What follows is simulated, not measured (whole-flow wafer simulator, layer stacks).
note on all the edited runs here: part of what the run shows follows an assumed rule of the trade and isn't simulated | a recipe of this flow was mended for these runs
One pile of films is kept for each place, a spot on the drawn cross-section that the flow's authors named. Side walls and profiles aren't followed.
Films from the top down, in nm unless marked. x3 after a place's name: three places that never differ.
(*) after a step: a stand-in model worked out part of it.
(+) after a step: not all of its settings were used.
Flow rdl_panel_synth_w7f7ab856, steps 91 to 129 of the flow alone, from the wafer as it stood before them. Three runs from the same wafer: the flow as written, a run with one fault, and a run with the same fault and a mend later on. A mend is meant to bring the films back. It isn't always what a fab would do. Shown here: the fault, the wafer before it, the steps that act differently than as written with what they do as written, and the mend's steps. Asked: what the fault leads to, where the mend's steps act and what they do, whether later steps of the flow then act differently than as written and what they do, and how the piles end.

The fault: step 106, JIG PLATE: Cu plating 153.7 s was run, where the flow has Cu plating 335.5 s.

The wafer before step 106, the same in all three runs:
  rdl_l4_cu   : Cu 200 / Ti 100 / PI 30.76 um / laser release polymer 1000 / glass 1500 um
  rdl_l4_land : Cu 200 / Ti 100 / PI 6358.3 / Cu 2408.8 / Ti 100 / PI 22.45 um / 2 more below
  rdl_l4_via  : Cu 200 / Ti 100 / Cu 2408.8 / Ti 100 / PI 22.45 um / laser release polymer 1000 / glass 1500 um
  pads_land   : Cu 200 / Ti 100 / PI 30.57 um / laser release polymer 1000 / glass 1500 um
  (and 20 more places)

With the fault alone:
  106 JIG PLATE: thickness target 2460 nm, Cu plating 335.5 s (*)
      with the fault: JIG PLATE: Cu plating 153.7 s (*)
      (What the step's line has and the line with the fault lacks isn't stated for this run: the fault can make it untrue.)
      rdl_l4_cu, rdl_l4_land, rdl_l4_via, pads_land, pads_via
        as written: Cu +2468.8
        with the fault: Cu +1131
  Later steps of the flow that act differently than as written:
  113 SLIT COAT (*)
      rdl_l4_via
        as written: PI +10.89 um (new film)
        with the fault: PI +9472.3 (new film)
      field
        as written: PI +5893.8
        with the fault: PI +5405.1
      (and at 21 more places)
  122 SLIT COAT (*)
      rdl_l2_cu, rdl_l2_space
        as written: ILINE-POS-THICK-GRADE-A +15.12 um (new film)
        with the fault: ILINE-POS-THICK-GRADE-A +15.13 um (new film)
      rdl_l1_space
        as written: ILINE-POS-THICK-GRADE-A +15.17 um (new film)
        with the fault: ILINE-POS-THICK-GRADE-A +15.18 um (new film)
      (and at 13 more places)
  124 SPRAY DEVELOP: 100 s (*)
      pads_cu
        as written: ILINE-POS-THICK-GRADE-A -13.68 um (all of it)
        with the fault: ILINE-POS-THICK-GRADE-A -13.61 um (all of it)
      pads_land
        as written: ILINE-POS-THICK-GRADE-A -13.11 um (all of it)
        with the fault: ILINE-POS-THICK-GRADE-A -13.23 um (all of it)
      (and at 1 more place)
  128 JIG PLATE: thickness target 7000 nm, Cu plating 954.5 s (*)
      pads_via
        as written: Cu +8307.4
        with the fault: Cu +8485.1
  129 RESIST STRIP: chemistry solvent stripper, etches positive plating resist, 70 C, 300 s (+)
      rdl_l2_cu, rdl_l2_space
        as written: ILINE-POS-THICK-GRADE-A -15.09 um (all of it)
        with the fault: ILINE-POS-THICK-GRADE-A -15.1 um (all of it)
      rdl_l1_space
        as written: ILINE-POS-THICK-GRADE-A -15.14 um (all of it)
        with the fault: ILINE-POS-THICK-GRADE-A -15.15 um (all of it)
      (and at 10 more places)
  At the end the piles differ from the flow's by more than 2% or 0.5 nm, whichever is larger, at rdl_l1_land, rdl_l2_cu, rdl_l2_land and 12 more.
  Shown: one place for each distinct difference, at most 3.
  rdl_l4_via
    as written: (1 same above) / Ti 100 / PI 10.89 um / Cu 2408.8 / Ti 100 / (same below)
    with the fault: (1 same above) / Ti 100 / PI 9472.3 / Cu 1071 / Ti 100 / (same below)
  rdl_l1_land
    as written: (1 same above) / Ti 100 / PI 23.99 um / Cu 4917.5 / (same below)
    with the fault: (1 same above) / Ti 100 / PI 23.5 um / Cu 4917.5 / (same below)
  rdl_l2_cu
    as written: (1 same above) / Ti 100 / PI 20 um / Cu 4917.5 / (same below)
    with the fault: (1 same above) / Ti 100 / PI 19.51 um / Cu 4917.5 / (same below)

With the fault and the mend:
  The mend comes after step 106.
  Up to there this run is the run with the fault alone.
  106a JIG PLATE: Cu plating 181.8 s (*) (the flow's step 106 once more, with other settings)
      rdl_l4_cu, rdl_l4_land, rdl_l4_via, pads_land, pads_via
        Cu +1337.8
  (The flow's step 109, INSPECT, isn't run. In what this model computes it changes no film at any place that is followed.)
  No later step of the flow acts differently than as written at any place that is followed.
  At the end the piles are the same as the flow's at every place that both follow.
